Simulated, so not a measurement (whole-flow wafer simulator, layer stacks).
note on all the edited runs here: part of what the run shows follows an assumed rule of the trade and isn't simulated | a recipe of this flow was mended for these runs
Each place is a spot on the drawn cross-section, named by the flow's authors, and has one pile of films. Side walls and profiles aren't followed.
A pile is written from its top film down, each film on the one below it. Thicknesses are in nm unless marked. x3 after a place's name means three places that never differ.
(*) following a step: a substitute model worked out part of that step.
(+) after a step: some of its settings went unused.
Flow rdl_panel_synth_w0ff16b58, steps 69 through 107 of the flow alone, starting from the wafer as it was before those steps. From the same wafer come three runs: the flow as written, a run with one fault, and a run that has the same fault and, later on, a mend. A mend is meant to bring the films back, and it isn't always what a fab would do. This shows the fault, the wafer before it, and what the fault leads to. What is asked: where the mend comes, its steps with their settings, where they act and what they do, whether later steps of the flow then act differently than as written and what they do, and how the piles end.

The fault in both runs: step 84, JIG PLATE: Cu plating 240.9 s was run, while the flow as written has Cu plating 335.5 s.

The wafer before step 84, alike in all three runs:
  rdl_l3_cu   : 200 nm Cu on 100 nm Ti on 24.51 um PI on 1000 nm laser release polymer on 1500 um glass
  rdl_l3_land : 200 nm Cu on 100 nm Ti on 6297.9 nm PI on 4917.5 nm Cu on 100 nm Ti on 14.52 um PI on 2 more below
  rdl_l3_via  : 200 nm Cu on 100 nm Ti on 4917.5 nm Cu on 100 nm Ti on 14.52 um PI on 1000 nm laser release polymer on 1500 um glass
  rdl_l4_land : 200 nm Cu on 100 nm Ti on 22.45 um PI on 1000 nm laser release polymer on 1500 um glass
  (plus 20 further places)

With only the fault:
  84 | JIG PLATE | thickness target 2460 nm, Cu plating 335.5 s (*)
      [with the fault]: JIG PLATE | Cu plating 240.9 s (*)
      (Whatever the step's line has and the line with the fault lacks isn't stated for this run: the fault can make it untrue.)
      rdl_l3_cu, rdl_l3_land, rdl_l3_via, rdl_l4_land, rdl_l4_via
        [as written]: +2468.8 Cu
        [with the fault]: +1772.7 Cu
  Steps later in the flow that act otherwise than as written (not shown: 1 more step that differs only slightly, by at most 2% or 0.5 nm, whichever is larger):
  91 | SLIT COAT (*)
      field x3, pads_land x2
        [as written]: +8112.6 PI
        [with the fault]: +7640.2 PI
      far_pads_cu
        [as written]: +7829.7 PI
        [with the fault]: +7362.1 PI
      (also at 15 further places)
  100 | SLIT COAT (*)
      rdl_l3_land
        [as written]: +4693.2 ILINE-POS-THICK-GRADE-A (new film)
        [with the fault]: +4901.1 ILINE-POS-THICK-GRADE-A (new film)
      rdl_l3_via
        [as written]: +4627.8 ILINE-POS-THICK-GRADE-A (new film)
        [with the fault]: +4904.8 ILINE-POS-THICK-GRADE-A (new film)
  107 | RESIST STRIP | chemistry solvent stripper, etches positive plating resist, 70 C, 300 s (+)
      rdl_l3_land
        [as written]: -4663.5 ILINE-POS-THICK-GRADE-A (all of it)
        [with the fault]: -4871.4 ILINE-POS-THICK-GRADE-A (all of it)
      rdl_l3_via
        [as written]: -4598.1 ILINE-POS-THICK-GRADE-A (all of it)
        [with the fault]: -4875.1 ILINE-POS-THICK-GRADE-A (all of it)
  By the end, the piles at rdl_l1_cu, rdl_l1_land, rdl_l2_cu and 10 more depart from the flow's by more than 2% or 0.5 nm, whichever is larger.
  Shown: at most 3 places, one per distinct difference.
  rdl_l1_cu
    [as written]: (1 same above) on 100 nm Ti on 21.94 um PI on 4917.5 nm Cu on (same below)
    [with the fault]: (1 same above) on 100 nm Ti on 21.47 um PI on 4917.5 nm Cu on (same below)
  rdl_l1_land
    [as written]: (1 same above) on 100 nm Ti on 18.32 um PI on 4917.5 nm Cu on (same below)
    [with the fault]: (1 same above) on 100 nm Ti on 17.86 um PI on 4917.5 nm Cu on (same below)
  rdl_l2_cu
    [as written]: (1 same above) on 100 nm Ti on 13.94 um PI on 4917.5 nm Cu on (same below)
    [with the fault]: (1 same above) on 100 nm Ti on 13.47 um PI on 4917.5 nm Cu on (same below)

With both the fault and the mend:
  The mend stands after step 84.
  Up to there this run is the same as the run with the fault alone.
  84a | JIG PLATE | Cu plating 94.61 s (*) (the flow's step 84, run once more with other settings)
      rdl_l3_cu, rdl_l3_land, rdl_l3_via, rdl_l4_land, rdl_l4_via
        +696.2 Cu
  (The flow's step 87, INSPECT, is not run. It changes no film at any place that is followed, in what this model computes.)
  Every later step of the flow that is run acts as written, at every place that is followed, to within 2% or 0.5 nm, whichever is larger.
  At the end the piles are close to the flow's at the places that both follow, differing by at most 2% or 0.5 nm, whichever is larger.
